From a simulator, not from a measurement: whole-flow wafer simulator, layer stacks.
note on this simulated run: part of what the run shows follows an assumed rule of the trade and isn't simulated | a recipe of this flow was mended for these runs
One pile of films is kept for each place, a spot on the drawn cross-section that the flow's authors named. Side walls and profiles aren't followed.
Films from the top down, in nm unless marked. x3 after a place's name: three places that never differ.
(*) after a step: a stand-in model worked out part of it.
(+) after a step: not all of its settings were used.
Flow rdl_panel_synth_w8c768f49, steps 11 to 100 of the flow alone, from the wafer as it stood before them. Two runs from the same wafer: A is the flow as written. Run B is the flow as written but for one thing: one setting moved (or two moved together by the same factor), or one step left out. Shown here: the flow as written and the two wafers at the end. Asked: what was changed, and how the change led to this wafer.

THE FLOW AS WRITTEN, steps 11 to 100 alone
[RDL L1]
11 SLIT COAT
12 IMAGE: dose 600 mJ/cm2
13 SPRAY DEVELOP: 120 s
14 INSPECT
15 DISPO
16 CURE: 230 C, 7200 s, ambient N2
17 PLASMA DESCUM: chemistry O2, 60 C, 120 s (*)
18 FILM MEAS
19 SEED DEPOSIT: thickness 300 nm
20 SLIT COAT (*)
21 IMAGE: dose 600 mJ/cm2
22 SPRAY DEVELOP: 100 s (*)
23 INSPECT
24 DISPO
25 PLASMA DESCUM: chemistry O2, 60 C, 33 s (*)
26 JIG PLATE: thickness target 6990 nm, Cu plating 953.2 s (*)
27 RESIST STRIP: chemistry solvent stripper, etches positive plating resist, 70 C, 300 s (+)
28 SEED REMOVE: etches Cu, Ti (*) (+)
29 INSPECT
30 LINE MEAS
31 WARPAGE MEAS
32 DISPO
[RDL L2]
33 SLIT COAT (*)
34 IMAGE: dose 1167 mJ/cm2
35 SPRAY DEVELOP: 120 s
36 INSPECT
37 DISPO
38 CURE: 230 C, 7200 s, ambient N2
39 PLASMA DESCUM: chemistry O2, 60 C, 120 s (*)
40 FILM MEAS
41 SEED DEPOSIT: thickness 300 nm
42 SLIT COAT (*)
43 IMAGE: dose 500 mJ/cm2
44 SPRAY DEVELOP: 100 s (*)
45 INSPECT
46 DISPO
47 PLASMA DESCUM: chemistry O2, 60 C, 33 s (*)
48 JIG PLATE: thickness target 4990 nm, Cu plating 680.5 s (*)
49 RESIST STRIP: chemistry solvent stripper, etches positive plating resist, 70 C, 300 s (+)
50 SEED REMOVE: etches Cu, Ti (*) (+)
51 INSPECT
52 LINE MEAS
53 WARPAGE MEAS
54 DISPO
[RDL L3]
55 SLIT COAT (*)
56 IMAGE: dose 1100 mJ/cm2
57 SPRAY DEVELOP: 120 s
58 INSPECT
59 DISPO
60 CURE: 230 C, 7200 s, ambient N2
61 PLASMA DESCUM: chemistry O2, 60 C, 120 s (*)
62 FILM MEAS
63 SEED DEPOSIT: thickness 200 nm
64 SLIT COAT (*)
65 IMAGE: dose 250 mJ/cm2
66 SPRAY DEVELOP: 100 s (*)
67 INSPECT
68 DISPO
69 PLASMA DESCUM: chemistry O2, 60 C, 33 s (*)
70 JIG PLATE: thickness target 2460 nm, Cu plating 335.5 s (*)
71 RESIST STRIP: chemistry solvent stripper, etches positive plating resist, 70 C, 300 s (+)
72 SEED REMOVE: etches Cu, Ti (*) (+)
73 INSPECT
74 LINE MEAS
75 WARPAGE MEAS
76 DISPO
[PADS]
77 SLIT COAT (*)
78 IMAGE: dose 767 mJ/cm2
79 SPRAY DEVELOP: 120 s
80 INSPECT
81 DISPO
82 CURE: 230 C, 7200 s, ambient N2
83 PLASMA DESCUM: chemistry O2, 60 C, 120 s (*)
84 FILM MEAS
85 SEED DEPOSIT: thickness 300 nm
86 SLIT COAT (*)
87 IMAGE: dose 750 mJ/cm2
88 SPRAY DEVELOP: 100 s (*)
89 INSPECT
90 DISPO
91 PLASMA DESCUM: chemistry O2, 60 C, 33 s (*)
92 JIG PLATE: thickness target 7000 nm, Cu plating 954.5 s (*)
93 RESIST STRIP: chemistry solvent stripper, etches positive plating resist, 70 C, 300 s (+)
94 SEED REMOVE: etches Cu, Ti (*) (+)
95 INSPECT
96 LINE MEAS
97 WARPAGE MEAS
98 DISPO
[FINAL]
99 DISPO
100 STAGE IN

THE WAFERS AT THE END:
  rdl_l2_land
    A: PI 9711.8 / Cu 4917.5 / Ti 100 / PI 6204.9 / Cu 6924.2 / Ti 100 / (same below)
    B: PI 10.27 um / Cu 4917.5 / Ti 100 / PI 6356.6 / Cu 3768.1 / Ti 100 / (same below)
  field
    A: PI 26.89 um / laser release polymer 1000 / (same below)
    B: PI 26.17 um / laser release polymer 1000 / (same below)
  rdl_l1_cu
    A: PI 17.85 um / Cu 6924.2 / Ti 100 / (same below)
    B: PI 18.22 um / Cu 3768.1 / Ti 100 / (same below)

The cause: step 26, JIG PLATE: Cu plating 524.3 s was run, where the flow has Cu plating 953.2 s.

How the change led to this, step by step:
  26 JIG PLATE: thickness target 6990 nm, Cu plating 953.2 s (*)
      rdl_l1_cu, rdl_l1_via, rdl_l1_rim, rdl_l2_land, rdl_l2_via: A Cu +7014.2 | B Cu +3858.1
  33 SLIT COAT (*)
      rdl_l1_space: A PI +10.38 um | B PI +8263.5
      field, rdl_l3_cu, rdl_l3_space and 7 more: A PI +8062.5 | B PI +7342.1
      (and at 6 more places)
  42 SLIT COAT (*)
      rdl_l2_cu, rdl_l2_space: A ILINE-POS-THICK-GRADE-A +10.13 um (new film) | B ILINE-POS-THICK-GRADE-A +9736.8 (new film)
      rdl_l1_space: A ILINE-POS-THICK-GRADE-A +10.52 um (new film) | B ILINE-POS-THICK-GRADE-A +10.08 um (new film)
      (and at 4 more places)
  44 SPRAY DEVELOP: 100 s (*)
      rdl_l2_cu: A ILINE-POS-THICK-GRADE-A -10.13 um (all of it) | B ILINE-POS-THICK-GRADE-A -9736.8 (all of it)
      rdl_l2_land: A ILINE-POS-THICK-GRADE-A -7139.5 (all of it) | B ILINE-POS-THICK-GRADE-A -7584.2 (all of it)
      (and at 1 more place)
  49 RESIST STRIP: chemistry solvent stripper, etches positive plating resist, 70 C, 300 s (+)
      rdl_l2_space: A ILINE-POS-THICK-GRADE-A -10.1 um (all of it) | B ILINE-POS-THICK-GRADE-A -9707.1 (all of it)
      rdl_l1_space: A ILINE-POS-THICK-GRADE-A -10.49 um (all of it) | B ILINE-POS-THICK-GRADE-A -10.05 um (all of it)
      (and at 2 more places)
  55 SLIT COAT (*)
      rdl_l1_space: A PI +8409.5 | B PI +8020.8
      rdl_l1_via: A PI +8010.4 | B PI +8361
      (and at 5 more places)
  64 SLIT COAT (*)
      rdl_l1_space: A ILINE-POS-THICK-GRADE-A +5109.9 (new film) | B ILINE-POS-THICK-GRADE-A +4922 (new film)
      rdl_l1_via: A ILINE-POS-THICK-GRADE-A +4989.6 (new film) | B ILINE-POS-THICK-GRADE-A +5179.9 (new film)
      (and at 4 more places)
  71 RESIST STRIP: chemistry solvent stripper, etches positive plating resist, 70 C, 300 s (+)
      rdl_l1_space: A ILINE-POS-THICK-GRADE-A -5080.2 (all of it) | B ILINE-POS-THICK-GRADE-A -4892.3 (all of it)
      rdl_l1_via: A ILINE-POS-THICK-GRADE-A -4959.9 (all of it) | B ILINE-POS-THICK-GRADE-A -5150.2 (all of it)
      (and at 4 more places)
  77 SLIT COAT (*)
      rdl_l1_space: A PI +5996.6 | B PI +5830
      rdl_l1_via: A PI +5886.6 | B PI +6052.5
      (and at 3 more places)
  86 SLIT COAT (*)
      rdl_l1_cu: A ILINE-POS-THICK-GRADE-A +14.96 um (new film) | B ILINE-POS-THICK-GRADE-A +14.92 um (new film)
      rdl_l1_space: A ILINE-POS-THICK-GRADE-A +15.05 um (new film) | B ILINE-POS-THICK-GRADE-A +14.92 um (new film)
      (and at 6 more places)
  93 RESIST STRIP: chemistry solvent stripper, etches positive plating resist, 70 C, 300 s (+)
      rdl_l1_cu: A ILINE-POS-THICK-GRADE-A -14.93 um (all of it) | B ILINE-POS-THICK-GRADE-A -14.89 um (all of it)
      rdl_l1_space: A ILINE-POS-THICK-GRADE-A -15.02 um (all of it) | B ILINE-POS-THICK-GRADE-A -14.89 um (all of it)
      (and at 6 more places)
